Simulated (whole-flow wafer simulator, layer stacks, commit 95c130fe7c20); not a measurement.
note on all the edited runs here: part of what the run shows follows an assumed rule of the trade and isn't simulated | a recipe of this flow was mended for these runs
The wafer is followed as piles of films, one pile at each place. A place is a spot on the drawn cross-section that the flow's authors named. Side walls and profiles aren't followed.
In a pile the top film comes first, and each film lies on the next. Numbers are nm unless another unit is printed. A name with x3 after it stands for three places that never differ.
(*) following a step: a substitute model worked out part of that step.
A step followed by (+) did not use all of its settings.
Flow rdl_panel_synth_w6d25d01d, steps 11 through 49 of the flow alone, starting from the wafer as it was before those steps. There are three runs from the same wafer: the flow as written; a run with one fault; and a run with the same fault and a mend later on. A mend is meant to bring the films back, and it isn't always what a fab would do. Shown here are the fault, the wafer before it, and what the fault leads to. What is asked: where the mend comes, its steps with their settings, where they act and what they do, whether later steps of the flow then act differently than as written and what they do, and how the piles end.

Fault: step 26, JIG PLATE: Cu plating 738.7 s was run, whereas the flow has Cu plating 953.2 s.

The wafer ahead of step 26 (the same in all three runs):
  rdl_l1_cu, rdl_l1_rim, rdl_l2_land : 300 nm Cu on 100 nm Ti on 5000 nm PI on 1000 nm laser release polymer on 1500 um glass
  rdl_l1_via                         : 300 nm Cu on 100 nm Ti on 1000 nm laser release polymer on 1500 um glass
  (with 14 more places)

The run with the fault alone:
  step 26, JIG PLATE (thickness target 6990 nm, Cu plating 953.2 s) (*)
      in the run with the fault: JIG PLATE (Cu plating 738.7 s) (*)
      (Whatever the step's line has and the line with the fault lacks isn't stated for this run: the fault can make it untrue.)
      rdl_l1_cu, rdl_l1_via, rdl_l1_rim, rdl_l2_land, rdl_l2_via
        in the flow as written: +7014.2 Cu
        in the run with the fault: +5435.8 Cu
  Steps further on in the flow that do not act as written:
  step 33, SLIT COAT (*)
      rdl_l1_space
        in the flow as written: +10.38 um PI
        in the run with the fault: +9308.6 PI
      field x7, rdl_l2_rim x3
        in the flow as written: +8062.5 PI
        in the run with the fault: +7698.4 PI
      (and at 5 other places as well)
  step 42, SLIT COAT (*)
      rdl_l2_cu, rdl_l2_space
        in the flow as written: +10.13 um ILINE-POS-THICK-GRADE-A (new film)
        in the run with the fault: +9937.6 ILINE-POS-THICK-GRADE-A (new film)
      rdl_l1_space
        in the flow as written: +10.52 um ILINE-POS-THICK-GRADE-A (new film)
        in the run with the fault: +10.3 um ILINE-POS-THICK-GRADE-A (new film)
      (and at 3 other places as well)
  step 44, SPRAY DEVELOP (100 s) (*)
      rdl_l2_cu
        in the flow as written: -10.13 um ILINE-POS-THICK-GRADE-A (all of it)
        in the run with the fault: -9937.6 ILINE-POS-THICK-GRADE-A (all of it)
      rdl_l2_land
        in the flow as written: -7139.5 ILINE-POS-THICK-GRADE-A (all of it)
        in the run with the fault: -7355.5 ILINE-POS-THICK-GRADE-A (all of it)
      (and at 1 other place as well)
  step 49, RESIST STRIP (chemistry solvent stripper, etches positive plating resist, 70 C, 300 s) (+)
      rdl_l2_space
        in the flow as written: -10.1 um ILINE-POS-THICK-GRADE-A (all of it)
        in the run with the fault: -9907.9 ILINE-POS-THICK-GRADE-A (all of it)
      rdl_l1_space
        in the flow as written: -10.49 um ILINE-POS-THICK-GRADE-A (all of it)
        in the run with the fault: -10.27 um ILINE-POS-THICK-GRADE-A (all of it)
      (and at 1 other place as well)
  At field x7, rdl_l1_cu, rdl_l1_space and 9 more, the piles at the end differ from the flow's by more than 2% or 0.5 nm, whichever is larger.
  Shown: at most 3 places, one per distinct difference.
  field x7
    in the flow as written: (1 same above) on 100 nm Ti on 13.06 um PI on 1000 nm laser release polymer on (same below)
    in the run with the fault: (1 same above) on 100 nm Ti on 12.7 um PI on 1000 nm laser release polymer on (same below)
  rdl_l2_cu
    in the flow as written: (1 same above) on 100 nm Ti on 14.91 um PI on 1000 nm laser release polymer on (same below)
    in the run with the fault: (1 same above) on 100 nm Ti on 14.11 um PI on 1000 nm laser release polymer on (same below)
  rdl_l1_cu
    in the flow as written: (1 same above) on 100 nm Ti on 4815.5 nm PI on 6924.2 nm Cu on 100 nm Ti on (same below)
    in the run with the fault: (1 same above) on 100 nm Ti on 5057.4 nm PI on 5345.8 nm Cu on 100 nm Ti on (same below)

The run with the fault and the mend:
  The mend stands after step 26.
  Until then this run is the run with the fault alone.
  step 26a, JIG PLATE (Cu plating 214.5 s) (*) (the flow's step 26 again, with other settings)
      rdl_l1_cu, rdl_l1_via, rdl_l1_rim, rdl_l2_land, rdl_l2_via
        +1578.4 Cu
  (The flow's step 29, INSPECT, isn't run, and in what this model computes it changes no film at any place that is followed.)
  None of the later steps of the flow acts differently than as written at any place that is followed.
  The piles end the same as the flow's at every place that both follow.
